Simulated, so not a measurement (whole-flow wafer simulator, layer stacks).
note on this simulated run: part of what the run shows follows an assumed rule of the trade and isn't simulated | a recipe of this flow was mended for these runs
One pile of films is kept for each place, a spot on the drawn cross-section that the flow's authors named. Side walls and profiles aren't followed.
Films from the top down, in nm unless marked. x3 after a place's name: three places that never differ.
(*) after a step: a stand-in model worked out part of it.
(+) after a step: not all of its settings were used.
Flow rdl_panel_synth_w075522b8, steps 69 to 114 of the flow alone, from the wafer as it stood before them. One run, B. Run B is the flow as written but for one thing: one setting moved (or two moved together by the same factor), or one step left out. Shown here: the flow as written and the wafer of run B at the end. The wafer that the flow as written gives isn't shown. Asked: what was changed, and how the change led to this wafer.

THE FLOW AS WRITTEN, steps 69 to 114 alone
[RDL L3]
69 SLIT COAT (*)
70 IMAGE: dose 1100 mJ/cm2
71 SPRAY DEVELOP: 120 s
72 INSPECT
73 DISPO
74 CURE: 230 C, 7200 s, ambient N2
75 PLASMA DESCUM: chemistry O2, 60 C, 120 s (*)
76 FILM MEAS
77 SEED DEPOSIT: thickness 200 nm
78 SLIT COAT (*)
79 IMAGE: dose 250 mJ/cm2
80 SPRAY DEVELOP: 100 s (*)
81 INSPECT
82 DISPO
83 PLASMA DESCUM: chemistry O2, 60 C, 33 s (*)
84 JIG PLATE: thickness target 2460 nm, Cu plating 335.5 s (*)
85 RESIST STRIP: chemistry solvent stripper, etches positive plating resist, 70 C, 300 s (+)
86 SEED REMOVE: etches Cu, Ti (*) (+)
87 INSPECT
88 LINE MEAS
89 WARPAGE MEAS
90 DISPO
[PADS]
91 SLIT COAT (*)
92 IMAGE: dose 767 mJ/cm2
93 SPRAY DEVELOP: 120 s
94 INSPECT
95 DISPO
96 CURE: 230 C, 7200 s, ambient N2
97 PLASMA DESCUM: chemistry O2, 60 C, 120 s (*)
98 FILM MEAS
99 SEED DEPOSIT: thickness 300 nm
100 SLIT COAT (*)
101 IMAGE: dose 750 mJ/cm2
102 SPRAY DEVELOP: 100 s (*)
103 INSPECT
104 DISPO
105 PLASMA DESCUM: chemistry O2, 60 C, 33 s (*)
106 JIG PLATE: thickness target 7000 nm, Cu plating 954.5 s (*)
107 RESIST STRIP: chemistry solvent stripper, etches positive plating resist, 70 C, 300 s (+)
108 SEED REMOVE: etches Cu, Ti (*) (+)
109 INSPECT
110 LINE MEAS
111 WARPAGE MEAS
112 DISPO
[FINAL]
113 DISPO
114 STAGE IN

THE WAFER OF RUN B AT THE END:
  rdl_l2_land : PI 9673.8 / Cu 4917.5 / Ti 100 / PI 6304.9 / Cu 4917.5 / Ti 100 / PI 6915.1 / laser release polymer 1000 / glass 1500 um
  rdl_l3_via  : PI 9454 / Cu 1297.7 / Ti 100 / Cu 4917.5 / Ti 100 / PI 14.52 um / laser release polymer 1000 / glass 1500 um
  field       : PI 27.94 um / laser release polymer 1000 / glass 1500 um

The cause: step 84, JIG PLATE: Cu plating 184.5 s was run, where the flow has Cu plating 335.5 s.

How the change led to this, step by step:
  84 JIG PLATE: thickness target 2460 nm, Cu plating 335.5 s (*)
      rdl_l3_cu, rdl_l3_land, rdl_l3_via, pads_land, pads_via: Cu +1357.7 (as written it would be: Cu +2468.8)
  91 SLIT COAT (*)
      rdl_l3_via: PI +9454 (new film) (as written it would be: PI +10.46 um (new film))
      field: PI +5485.9 (as written it would be: PI +5893.8)
      (and at 16 more places)
  100 SLIT COAT (*)
      far_pads_cu: ILINE-POS-THICK-GRADE-A +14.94 um (new film) (as written it would be: ILINE-POS-THICK-GRADE-A +14.95 um (new film))
      rdl_l1_space: ILINE-POS-THICK-GRADE-A +15.29 um (new film) (as written it would be: ILINE-POS-THICK-GRADE-A +15.28 um (new film))
      (and at 12 more places)
  102 SPRAY DEVELOP: 100 s (*)
      pads_cu: ILINE-POS-THICK-GRADE-A -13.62 um (all of it) (as written it would be: ILINE-POS-THICK-GRADE-A -13.68 um (all of it))
      pads_land: ILINE-POS-THICK-GRADE-A -13.21 um (all of it) (as written it would be: ILINE-POS-THICK-GRADE-A -13.11 um (all of it))
      (and at 1 more place)
  107 RESIST STRIP: chemistry solvent stripper, etches positive plating resist, 70 C, 300 s (+)
      rdl_l1_space: ILINE-POS-THICK-GRADE-A -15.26 um (all of it) (as written it would be: ILINE-POS-THICK-GRADE-A -15.25 um (all of it))
      rdl_l1_via: ILINE-POS-THICK-GRADE-A -14.67 um (all of it) (as written it would be: ILINE-POS-THICK-GRADE-A -14.68 um (all of it))
      (and at 9 more places)
